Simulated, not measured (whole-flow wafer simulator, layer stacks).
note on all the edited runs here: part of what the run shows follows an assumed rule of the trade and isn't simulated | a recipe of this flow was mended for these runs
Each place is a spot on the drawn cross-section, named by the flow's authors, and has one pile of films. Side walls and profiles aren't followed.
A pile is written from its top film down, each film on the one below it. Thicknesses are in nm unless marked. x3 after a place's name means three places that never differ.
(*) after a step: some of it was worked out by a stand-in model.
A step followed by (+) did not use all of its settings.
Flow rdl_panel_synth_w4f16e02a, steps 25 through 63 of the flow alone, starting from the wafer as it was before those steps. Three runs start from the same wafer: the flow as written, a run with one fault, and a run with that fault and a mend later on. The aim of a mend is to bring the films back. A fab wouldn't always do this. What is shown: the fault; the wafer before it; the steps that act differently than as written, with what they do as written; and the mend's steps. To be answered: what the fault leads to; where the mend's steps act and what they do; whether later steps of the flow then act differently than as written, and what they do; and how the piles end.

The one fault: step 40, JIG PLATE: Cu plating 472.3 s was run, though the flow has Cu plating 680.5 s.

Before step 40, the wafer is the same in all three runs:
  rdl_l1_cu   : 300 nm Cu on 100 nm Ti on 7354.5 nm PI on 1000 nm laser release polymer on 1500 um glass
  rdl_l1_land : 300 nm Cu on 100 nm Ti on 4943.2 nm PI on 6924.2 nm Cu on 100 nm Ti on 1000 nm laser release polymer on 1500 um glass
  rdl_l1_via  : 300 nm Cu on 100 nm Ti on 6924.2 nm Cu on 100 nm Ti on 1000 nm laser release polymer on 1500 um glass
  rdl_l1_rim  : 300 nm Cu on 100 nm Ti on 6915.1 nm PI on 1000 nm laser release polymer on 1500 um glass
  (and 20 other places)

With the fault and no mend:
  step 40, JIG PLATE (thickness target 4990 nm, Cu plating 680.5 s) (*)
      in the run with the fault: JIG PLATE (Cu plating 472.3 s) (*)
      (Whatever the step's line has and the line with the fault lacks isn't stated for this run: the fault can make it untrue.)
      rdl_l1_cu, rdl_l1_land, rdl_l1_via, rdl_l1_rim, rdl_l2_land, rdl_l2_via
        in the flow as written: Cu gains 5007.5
        in the run with the fault: Cu gains 3475.5
  Steps further on in the flow that do not act as written:
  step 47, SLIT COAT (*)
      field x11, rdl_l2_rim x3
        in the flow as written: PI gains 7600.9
        in the run with the fault: PI gains 7256.9
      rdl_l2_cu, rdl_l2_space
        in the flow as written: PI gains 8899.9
        in the run with the fault: PI gains 8149.4
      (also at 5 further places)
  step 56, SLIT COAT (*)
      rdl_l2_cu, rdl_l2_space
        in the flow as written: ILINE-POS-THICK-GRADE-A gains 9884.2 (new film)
        in the run with the fault: ILINE-POS-THICK-GRADE-A gains 9686.4 (new film)
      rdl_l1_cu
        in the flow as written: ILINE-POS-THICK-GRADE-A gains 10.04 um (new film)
        in the run with the fault: ILINE-POS-THICK-GRADE-A gains 10.17 um (new film)
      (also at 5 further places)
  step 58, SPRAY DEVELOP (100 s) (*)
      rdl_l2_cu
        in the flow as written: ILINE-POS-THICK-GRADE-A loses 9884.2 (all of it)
        in the run with the fault: ILINE-POS-THICK-GRADE-A loses 9686.4 (all of it)
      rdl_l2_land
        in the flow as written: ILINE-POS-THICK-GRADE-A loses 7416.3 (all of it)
        in the run with the fault: ILINE-POS-THICK-GRADE-A loses 7641.6 (all of it)
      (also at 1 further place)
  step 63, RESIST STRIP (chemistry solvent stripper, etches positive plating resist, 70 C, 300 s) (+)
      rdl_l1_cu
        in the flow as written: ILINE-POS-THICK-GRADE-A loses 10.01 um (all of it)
        in the run with the fault: ILINE-POS-THICK-GRADE-A loses 10.14 um (all of it)
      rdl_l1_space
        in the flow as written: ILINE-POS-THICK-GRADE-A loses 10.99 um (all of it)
        in the run with the fault: ILINE-POS-THICK-GRADE-A loses 10.85 um (all of it)
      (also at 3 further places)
  By the end, the piles at field x11, far_pads_cu, rdl_l1_cu and 11 more depart from the flow's by more than 2% or 0.5 nm, whichever is larger.
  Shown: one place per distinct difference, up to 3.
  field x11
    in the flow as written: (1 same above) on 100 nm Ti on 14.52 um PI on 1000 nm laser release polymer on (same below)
    in the run with the fault: (1 same above) on 100 nm Ti on 14.17 um PI on 1000 nm laser release polymer on (same below)
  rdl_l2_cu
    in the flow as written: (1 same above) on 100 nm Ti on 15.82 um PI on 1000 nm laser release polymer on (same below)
    in the run with the fault: (1 same above) on 100 nm Ti on 15.06 um PI on 1000 nm laser release polymer on (same below)
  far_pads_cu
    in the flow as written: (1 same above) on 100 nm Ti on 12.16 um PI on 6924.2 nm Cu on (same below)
    in the run with the fault: (1 same above) on 100 nm Ti on 11.44 um PI on 6924.2 nm Cu on (same below)

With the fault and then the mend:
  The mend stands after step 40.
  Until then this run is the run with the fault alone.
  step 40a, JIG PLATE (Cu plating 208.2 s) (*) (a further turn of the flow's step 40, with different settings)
      rdl_l1_cu, rdl_l1_land, rdl_l1_via, rdl_l1_rim, rdl_l2_land, rdl_l2_via
        Cu gains 1532.1
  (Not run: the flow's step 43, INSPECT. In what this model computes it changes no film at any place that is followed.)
  Every later step of the flow that is run acts as written at every place that is followed.
  The piles end the same as the flow's at every place that both follow.
